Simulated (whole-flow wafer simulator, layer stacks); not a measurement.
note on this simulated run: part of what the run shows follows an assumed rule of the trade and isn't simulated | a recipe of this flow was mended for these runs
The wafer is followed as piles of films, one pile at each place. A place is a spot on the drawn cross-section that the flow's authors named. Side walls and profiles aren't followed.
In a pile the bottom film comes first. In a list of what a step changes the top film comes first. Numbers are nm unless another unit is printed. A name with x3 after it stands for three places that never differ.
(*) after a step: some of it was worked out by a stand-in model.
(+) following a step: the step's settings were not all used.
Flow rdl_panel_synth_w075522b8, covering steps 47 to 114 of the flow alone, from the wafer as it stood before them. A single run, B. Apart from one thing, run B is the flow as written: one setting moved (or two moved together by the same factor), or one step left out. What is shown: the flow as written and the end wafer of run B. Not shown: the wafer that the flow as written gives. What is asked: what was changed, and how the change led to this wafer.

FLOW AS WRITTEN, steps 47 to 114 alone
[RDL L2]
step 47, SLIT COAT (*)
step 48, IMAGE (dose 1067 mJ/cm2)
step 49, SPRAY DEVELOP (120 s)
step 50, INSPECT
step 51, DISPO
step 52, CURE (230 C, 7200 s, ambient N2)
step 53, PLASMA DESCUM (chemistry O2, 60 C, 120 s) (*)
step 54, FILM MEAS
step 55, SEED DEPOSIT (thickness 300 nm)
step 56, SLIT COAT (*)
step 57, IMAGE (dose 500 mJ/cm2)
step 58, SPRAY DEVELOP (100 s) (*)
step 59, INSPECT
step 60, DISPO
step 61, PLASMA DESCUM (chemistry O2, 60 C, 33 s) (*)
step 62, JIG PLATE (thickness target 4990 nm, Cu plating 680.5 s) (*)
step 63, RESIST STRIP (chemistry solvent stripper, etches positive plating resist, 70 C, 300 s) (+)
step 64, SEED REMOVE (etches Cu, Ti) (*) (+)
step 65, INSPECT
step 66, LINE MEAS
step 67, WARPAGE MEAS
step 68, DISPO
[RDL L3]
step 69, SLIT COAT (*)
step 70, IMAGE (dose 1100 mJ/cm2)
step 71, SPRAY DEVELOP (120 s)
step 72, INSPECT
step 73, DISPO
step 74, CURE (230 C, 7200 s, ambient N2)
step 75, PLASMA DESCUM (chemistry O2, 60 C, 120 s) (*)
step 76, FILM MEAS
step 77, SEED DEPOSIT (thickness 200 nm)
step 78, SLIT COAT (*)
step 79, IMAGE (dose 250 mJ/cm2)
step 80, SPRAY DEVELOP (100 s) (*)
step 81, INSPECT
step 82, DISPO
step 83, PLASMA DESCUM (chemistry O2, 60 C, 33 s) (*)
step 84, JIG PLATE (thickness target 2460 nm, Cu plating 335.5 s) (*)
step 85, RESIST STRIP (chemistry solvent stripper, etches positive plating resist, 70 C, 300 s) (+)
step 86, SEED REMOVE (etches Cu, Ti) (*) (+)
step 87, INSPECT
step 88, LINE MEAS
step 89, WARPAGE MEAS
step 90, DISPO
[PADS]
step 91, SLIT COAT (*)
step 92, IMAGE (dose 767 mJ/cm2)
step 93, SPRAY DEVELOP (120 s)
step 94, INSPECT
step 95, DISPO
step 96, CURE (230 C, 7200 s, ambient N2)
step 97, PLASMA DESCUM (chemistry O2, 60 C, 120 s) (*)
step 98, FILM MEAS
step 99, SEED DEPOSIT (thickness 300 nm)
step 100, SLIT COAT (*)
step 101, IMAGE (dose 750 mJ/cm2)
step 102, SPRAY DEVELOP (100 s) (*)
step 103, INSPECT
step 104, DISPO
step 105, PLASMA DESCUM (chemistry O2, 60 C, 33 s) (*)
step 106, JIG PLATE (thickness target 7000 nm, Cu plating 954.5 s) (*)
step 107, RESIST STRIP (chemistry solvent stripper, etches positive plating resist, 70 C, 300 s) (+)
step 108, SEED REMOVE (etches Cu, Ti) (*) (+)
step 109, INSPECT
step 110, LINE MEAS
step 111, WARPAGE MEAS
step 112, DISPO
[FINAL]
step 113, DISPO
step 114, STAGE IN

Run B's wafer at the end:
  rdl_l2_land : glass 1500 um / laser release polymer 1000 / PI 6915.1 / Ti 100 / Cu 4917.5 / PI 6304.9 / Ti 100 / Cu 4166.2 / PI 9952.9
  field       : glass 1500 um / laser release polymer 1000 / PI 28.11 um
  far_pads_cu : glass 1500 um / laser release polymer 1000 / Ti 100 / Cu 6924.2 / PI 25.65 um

Cause: step 62, JIG PLATE: Cu plating 578.4 s was run, though the flow has Cu plating 680.5 s.

How this came from the change, step by step:
  step 62, JIG PLATE (thickness target 4990 nm, Cu plating 680.5 s) (*)
      rdl_l2_cu, rdl_l2_land, rdl_l2_via, rdl_l2_rim, rdl_l3_land, rdl_l3_via: +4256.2 Cu (it would be, as written: +5007.5 Cu)
  step 69, SLIT COAT (*)
      rdl_l2_space: +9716 PI (it would be, as written: +10.31 um PI)
      field, pads_cu, pads_space, pads_land, pads_via: +7700.8 PI (it would be, as written: +7936.4 PI)
      (and at 10 other places as well)
  step 78, SLIT COAT (*)
      rdl_l2_space: +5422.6 ILINE-POS-THICK-GRADE-A (new film) (it would be, as written: +5535.4 ILINE-POS-THICK-GRADE-A (new film))
      rdl_l1_rim: +4991 ILINE-POS-THICK-GRADE-A (new film) (it would be, as written: +5099.6 ILINE-POS-THICK-GRADE-A (new film))
      (and at 1 other place as well)
  step 85, RESIST STRIP (chemistry solvent stripper, etches positive plating resist, 70 C, 300 s) (+)
      rdl_l2_space: -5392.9 ILINE-POS-THICK-GRADE-A (all of it) (it would be, as written: -5505.7 ILINE-POS-THICK-GRADE-A (all of it))
      rdl_l1_rim: -4961.3 ILINE-POS-THICK-GRADE-A (all of it) (it would be, as written: -5069.9 ILINE-POS-THICK-GRADE-A (all of it))
      (and at 1 other place as well)
  step 91, SLIT COAT (*)
      rdl_l2_via: +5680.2 PI (it would be, as written: +5469 PI)
      rdl_l3_via: +10.53 um PI (new film) (it would be, as written: +10.46 um PI (new film))
  step 100, SLIT COAT (*)
      rdl_l2_cu: +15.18 um ILINE-POS-THICK-GRADE-A (new film) (it would be, as written: +15.24 um ILINE-POS-THICK-GRADE-A (new film))
      rdl_l2_space: +15.21 um ILINE-POS-THICK-GRADE-A (new film) (it would be, as written: +15.27 um ILINE-POS-THICK-GRADE-A (new film))
      (and at 7 other places as well)
  step 107, RESIST STRIP (chemistry solvent stripper, etches positive plating resist, 70 C, 300 s) (+)
      rdl_l1_via: -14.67 um ILINE-POS-THICK-GRADE-A (all of it) (it would be, as written: -14.68 um ILINE-POS-THICK-GRADE-A (all of it))
      rdl_l2_cu: -15.15 um ILINE-POS-THICK-GRADE-A (all of it) (it would be, as written: -15.21 um ILINE-POS-THICK-GRADE-A (all of it))
      (and at 9 other places as well)
